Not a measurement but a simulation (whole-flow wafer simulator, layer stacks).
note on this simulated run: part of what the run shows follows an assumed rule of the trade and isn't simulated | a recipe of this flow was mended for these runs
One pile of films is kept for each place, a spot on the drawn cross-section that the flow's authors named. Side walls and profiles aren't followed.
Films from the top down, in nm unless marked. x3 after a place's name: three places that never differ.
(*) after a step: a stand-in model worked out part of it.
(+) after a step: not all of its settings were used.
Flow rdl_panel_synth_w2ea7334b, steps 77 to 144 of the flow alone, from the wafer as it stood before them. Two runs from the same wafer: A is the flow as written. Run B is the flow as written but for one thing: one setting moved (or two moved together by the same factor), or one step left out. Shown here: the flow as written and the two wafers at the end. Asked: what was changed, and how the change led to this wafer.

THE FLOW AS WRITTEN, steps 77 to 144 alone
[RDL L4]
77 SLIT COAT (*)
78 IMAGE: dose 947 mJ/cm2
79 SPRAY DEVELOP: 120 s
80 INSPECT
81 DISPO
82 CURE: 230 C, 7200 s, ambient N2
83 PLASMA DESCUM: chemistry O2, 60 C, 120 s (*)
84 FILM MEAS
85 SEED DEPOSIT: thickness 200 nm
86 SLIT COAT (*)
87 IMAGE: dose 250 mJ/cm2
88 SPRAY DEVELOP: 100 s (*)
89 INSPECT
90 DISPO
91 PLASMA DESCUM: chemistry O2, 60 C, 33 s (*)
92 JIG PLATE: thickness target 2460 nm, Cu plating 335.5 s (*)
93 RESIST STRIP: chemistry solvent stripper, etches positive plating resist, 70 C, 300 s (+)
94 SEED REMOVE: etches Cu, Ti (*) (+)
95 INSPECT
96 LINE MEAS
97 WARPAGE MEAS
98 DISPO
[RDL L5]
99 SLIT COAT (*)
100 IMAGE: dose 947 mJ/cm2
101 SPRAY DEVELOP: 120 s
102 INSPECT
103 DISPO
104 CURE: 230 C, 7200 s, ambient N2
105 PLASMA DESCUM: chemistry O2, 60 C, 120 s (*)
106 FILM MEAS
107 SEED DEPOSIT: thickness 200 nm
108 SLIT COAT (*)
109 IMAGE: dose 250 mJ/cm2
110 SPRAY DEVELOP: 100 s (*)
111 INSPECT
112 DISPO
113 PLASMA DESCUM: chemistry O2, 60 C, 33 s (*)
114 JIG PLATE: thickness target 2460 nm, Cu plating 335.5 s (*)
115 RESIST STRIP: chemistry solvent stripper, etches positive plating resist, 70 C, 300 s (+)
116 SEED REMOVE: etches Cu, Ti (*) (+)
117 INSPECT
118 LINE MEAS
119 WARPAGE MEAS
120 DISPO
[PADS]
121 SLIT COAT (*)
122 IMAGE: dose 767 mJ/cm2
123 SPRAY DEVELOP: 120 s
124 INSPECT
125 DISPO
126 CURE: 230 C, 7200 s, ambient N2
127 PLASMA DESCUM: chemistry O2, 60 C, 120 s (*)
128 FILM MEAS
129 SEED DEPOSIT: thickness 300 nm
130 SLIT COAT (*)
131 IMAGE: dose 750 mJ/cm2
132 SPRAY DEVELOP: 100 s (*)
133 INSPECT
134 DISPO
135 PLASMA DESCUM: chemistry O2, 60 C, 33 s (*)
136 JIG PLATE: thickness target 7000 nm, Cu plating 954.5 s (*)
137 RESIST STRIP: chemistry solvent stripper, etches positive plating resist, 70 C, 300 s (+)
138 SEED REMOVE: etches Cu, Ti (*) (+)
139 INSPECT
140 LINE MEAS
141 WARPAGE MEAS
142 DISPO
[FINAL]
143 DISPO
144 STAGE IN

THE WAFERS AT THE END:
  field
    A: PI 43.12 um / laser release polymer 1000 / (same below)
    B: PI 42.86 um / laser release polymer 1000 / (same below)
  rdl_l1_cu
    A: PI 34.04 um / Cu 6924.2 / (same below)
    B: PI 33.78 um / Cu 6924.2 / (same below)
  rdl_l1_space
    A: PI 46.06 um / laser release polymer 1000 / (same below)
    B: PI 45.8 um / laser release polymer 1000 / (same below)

The cause: step 92, JIG PLATE: Cu plating 285.2 s was run, where the flow has Cu plating 335.5 s.

How the change led to this, step by step:
  92 JIG PLATE: thickness target 2460 nm, Cu plating 335.5 s (*)
      rdl_l4_cu, rdl_l4_land, rdl_l4_via, rdl_l5_land, rdl_l5_via: A Cu +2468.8 | B Cu +2098.7
  99 SLIT COAT (*)
      field, pads_cu, pads_space, pads_land, pads_via: A PI +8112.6 | B PI +7859.1
      rdl_l1_cu: A PI +8091.4 | B PI +7838
      (and at 17 more places)
  108 SLIT COAT (*)
      rdl_l4_land: A ILINE-POS-THICK-GRADE-A +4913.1 (new film) | B ILINE-POS-THICK-GRADE-A +5019.3 (new film)
      rdl_l4_via: A ILINE-POS-THICK-GRADE-A +4830.6 (new film) | B ILINE-POS-THICK-GRADE-A +4969.8 (new film)
  115 RESIST STRIP: chemistry solvent stripper, etches positive plating resist, 70 C, 300 s (+)
      rdl_l4_land: A ILINE-POS-THICK-GRADE-A -4883.4 (all of it) | B ILINE-POS-THICK-GRADE-A -4989.6 (all of it)
      rdl_l4_via: A ILINE-POS-THICK-GRADE-A -4800.9 (all of it) | B ILINE-POS-THICK-GRADE-A -4940.1 (all of it)
  121 SLIT COAT (*)
      rdl_l4_via: A PI +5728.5 | B PI +5863.8
      rdl_l5_via: A PI +10.89 um (new film) | B PI +10.93 um (new film)
  130 SLIT COAT (*)
      rdl_l2_cu, rdl_l2_space: A ILINE-POS-THICK-GRADE-A +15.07 um (new film) | B ILINE-POS-THICK-GRADE-A +15.08 um (new film)
      rdl_l4_cu, rdl_l4_space: A ILINE-POS-THICK-GRADE-A +15.01 um (new film) | B ILINE-POS-THICK-GRADE-A +15 um (new film)
      (and at 5 more places)
  137 RESIST STRIP: chemistry solvent stripper, etches positive plating resist, 70 C, 300 s (+)
      rdl_l4_cu, rdl_l4_space: A ILINE-POS-THICK-GRADE-A -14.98 um (all of it) | B ILINE-POS-THICK-GRADE-A -14.97 um (all of it)
      rdl_l5_cu, rdl_l5_space: A ILINE-POS-THICK-GRADE-A -15.09 um (all of it) | B ILINE-POS-THICK-GRADE-A -15.08 um (all of it)
      (and at 3 more places)
